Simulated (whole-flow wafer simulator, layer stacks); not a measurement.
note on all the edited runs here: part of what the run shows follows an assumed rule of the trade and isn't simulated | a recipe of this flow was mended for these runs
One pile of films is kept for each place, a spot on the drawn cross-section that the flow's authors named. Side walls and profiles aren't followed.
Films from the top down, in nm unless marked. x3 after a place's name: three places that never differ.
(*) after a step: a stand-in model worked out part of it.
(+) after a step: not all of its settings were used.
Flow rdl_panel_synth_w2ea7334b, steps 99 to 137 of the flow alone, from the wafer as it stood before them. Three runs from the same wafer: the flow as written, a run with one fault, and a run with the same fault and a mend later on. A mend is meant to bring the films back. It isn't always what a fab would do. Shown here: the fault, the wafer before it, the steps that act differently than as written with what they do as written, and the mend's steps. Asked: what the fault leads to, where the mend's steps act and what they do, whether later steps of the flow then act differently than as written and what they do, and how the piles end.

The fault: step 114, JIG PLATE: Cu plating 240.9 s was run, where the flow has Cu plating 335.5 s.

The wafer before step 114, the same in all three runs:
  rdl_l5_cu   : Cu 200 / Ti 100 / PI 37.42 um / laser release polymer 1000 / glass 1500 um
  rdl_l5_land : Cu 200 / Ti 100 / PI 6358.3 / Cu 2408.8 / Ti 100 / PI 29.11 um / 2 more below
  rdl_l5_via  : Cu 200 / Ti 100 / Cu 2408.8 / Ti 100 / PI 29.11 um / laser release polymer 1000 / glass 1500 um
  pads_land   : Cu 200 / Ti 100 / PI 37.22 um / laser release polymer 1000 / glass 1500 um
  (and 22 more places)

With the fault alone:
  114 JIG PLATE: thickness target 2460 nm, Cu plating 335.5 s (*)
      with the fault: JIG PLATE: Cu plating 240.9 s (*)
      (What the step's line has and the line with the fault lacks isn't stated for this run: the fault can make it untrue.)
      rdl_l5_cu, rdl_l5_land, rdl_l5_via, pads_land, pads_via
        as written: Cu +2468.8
        with the fault: Cu +1772.7
  Later steps of the flow that act differently than as written (1 more step differs only slightly, by at most 2% or 0.5 nm, whichever is larger, and isn't shown):
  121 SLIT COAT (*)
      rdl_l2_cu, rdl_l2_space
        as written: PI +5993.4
        with the fault: PI +5734.6
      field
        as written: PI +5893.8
        with the fault: PI +5635.9
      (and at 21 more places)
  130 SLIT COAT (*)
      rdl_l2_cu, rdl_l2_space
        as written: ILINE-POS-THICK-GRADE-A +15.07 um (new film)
        with the fault: ILINE-POS-THICK-GRADE-A +15.08 um (new film)
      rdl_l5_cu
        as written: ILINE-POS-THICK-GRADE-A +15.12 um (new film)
        with the fault: ILINE-POS-THICK-GRADE-A +14.88 um (new film)
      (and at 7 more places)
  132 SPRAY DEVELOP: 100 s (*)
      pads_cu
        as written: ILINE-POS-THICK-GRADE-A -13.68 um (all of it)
        with the fault: ILINE-POS-THICK-GRADE-A -13.65 um (all of it)
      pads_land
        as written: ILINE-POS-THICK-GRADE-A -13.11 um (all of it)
        with the fault: ILINE-POS-THICK-GRADE-A -13.17 um (all of it)
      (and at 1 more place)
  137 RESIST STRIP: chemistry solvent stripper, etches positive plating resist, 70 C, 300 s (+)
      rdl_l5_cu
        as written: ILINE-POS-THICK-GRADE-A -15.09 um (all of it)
        with the fault: ILINE-POS-THICK-GRADE-A -14.85 um (all of it)
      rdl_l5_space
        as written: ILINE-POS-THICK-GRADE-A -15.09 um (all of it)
        with the fault: ILINE-POS-THICK-GRADE-A -14.89 um (all of it)
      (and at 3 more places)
  At the end the piles differ from the flow's by more than 2% or 0.5 nm, whichever is larger, at rdl_l4_cu, rdl_l4_land, rdl_l5_cu, rdl_l5_space, rdl_l5_land, rdl_l5_via, pads_land, pads_via.
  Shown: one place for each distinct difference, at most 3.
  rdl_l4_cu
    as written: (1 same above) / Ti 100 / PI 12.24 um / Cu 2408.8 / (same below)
    with the fault: (1 same above) / Ti 100 / PI 11.98 um / Cu 2408.8 / (same below)
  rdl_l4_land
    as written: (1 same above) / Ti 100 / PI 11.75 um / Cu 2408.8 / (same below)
    with the fault: (1 same above) / Ti 100 / PI 11.49 um / Cu 2408.8 / (same below)
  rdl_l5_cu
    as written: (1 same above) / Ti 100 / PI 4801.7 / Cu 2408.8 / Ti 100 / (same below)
    with the fault: (1 same above) / Ti 100 / PI 4623.3 / Cu 1712.7 / Ti 100 / (same below)

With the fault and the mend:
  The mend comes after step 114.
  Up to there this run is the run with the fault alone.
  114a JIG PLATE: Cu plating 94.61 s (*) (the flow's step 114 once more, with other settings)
      rdl_l5_cu, rdl_l5_land, rdl_l5_via, pads_land, pads_via
        Cu +696.2
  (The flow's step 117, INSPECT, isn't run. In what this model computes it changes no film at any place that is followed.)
  No later step of the flow acts differently than as written, at any place that is followed, by more than 2% or 0.5 nm, whichever is larger.
  At the end the piles differ from the flow's only slightly at the places that both follow, by at most 2% or 0.5 nm, whichever is larger.
